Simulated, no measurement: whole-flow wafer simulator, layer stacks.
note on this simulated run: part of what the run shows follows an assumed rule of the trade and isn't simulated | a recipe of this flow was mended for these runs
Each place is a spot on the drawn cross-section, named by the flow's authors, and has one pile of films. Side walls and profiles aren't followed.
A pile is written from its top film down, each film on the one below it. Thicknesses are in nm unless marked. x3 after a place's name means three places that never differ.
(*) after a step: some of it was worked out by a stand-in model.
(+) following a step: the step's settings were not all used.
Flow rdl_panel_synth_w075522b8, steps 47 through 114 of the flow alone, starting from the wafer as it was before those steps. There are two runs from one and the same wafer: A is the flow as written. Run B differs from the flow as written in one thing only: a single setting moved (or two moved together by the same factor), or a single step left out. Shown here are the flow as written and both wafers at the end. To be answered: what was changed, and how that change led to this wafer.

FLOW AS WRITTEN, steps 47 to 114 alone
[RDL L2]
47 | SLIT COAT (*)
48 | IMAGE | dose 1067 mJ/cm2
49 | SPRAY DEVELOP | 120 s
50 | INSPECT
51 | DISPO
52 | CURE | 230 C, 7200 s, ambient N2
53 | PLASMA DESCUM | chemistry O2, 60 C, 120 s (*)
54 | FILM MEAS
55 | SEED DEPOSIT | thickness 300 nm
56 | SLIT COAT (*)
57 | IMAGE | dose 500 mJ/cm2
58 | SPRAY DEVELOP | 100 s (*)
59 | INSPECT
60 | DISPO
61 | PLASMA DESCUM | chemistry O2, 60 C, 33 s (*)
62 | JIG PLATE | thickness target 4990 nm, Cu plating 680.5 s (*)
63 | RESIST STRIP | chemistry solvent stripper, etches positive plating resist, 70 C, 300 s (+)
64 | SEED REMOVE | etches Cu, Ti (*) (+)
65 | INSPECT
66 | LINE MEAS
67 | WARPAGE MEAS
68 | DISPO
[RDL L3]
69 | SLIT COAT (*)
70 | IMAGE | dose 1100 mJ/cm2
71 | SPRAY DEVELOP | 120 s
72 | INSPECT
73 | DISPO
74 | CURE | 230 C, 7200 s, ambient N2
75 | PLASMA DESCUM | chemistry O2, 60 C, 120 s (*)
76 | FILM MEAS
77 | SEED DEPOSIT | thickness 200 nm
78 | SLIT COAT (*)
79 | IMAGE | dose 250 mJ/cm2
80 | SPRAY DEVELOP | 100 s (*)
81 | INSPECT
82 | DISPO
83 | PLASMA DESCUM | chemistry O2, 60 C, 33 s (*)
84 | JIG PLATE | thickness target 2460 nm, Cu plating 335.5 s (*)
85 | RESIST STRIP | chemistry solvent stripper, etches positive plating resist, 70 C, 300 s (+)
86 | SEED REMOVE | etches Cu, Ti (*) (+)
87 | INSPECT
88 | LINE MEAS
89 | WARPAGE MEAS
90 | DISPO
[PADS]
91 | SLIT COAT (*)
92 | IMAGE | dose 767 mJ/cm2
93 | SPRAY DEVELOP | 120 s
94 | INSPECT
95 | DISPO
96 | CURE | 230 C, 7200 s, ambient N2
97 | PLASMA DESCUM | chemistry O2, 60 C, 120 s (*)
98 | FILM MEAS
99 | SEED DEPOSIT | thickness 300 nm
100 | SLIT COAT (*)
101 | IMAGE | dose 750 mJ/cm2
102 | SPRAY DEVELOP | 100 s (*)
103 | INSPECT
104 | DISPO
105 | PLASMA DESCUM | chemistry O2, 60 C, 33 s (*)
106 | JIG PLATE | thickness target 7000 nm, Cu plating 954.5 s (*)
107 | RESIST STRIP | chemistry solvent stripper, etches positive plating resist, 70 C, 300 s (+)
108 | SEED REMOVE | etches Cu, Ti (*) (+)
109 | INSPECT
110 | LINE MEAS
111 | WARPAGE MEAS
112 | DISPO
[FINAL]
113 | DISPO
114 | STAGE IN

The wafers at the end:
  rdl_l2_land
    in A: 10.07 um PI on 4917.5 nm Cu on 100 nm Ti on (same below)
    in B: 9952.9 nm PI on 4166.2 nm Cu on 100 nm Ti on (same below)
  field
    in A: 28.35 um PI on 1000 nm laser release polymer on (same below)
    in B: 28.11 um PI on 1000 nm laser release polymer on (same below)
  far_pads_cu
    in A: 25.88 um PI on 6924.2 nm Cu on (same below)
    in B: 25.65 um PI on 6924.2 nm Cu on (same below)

What caused this: step 62, JIG PLATE: Cu plating 578.4 s was run, whereas the flow has Cu plating 680.5 s.

How this came from the change, step by step:
  62 | JIG PLATE | thickness target 4990 nm, Cu plating 680.5 s (*)
      rdl_l2_cu, rdl_l2_land, rdl_l2_via, rdl_l2_rim, rdl_l3_land, rdl_l3_via: A +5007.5 Cu | B +4256.2 Cu
  69 | SLIT COAT (*)
      rdl_l2_space: A +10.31 um PI | B +9716 PI
      field, pads_cu, pads_space, pads_land, pads_via: A +7936.4 PI | B +7700.8 PI
      (also at 10 further places)
  78 | SLIT COAT (*)
      rdl_l2_space: A +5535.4 ILINE-POS-THICK-GRADE-A (new film) | B +5422.6 ILINE-POS-THICK-GRADE-A (new film)
      rdl_l1_rim: A +5099.6 ILINE-POS-THICK-GRADE-A (new film) | B +4991 ILINE-POS-THICK-GRADE-A (new film)
      (also at 1 further place)
  85 | RESIST STRIP | chemistry solvent stripper, etches positive plating resist, 70 C, 300 s (+)
      rdl_l2_space: A -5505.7 ILINE-POS-THICK-GRADE-A (all of it) | B -5392.9 ILINE-POS-THICK-GRADE-A (all of it)
      rdl_l1_rim: A -5069.9 ILINE-POS-THICK-GRADE-A (all of it) | B -4961.3 ILINE-POS-THICK-GRADE-A (all of it)
      (also at 1 further place)
  91 | SLIT COAT (*)
      rdl_l2_via: A +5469 PI | B +5680.2 PI
      rdl_l3_via: A +10.46 um PI (new film) | B +10.53 um PI (new film)
  100 | SLIT COAT (*)
      rdl_l2_cu: A +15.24 um ILINE-POS-THICK-GRADE-A (new film) | B +15.18 um ILINE-POS-THICK-GRADE-A (new film)
      rdl_l2_space: A +15.27 um ILINE-POS-THICK-GRADE-A (new film) | B +15.21 um ILINE-POS-THICK-GRADE-A (new film)
      (also at 7 further places)
  107 | RESIST STRIP | chemistry solvent stripper, etches positive plating resist, 70 C, 300 s (+)
      rdl_l1_via: A -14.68 um ILINE-POS-THICK-GRADE-A (all of it) | B -14.67 um ILINE-POS-THICK-GRADE-A (all of it)
      rdl_l2_cu: A -15.21 um ILINE-POS-THICK-GRADE-A (all of it) | B -15.15 um ILINE-POS-THICK-GRADE-A (all of it)
      (also at 9 further places)
